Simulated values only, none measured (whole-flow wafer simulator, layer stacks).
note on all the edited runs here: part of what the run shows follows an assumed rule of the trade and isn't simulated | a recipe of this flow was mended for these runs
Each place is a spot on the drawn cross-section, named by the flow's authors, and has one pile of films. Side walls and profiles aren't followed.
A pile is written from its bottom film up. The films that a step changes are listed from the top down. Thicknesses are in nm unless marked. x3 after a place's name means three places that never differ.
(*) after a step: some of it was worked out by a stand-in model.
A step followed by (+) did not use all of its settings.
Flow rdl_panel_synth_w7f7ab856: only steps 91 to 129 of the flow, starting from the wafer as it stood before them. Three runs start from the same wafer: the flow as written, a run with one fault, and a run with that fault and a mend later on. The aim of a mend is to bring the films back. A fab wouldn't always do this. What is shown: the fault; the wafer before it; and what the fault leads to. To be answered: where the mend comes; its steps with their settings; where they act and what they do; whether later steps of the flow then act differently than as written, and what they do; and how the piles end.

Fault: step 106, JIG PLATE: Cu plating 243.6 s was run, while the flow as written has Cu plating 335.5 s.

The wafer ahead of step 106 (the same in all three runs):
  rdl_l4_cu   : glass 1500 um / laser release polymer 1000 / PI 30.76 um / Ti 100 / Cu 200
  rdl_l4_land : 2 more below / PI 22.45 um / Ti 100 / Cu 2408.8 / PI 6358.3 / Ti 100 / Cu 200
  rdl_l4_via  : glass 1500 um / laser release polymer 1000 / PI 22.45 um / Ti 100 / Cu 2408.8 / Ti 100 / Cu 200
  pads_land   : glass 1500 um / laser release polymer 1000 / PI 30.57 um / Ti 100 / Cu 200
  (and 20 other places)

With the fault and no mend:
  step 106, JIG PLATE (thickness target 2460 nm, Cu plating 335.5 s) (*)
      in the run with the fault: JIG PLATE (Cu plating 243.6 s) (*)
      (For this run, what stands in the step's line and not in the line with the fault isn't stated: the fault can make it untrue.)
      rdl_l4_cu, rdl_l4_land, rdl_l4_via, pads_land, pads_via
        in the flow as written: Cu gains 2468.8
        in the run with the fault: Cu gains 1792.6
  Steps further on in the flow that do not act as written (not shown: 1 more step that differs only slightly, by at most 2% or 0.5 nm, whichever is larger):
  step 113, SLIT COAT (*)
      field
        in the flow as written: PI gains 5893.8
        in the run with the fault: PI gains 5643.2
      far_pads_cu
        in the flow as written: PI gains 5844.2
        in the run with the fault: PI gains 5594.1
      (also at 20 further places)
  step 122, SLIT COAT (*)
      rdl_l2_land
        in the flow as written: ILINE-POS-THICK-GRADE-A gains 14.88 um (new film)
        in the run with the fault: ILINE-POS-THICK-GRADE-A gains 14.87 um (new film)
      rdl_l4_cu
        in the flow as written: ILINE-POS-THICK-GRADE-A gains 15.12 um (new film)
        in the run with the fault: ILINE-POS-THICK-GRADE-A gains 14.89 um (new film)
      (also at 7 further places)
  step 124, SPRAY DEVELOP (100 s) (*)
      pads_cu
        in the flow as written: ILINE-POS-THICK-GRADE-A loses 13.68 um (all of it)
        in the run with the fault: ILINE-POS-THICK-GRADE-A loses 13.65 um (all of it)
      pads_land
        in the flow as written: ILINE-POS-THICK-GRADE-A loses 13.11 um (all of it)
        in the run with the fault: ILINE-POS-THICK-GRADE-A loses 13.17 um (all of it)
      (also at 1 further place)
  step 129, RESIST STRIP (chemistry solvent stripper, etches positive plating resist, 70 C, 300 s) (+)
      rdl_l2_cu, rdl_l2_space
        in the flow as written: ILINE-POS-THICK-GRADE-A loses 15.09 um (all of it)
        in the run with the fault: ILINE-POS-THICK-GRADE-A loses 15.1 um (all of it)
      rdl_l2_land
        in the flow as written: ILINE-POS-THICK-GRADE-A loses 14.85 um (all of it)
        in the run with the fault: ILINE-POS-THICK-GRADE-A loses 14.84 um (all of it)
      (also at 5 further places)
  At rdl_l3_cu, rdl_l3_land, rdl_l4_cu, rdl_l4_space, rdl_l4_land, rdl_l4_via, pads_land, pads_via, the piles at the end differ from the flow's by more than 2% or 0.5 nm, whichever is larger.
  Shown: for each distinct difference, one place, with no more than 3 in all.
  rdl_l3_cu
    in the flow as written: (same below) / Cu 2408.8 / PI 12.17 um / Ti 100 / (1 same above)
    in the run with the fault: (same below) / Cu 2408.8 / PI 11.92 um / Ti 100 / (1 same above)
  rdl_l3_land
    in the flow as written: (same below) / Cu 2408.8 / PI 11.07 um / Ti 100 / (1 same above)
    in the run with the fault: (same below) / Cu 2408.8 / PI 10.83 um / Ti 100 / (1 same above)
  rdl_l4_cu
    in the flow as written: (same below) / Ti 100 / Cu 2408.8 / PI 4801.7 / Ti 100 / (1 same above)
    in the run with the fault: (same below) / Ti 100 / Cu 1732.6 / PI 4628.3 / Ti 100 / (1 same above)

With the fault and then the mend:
  After step 106 comes the mend.
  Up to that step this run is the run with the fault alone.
  step 106a, JIG PLATE (Cu plating 91.93 s) (*) (the flow's step 106 again, with other settings)
      rdl_l4_cu, rdl_l4_land, rdl_l4_via, pads_land, pads_via
        Cu gains 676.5
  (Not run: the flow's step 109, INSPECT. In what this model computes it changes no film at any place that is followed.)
  Steps further on in the flow that do not act as written:
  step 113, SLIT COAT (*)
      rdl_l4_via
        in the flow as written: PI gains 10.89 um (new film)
        in the run with the mend: PI gains 10.9 um (new film)
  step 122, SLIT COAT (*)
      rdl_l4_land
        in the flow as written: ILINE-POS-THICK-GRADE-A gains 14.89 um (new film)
        in the run with the mend: ILINE-POS-THICK-GRADE-A gains 14.88 um (new film)
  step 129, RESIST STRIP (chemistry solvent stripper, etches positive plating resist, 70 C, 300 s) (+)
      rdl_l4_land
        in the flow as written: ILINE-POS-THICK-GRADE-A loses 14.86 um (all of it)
        in the run with the mend: ILINE-POS-THICK-GRADE-A loses 14.85 um (all of it)
  At the end the piles are close to the flow's at the places that both follow, differing by at most 2% or 0.5 nm, whichever is larger.
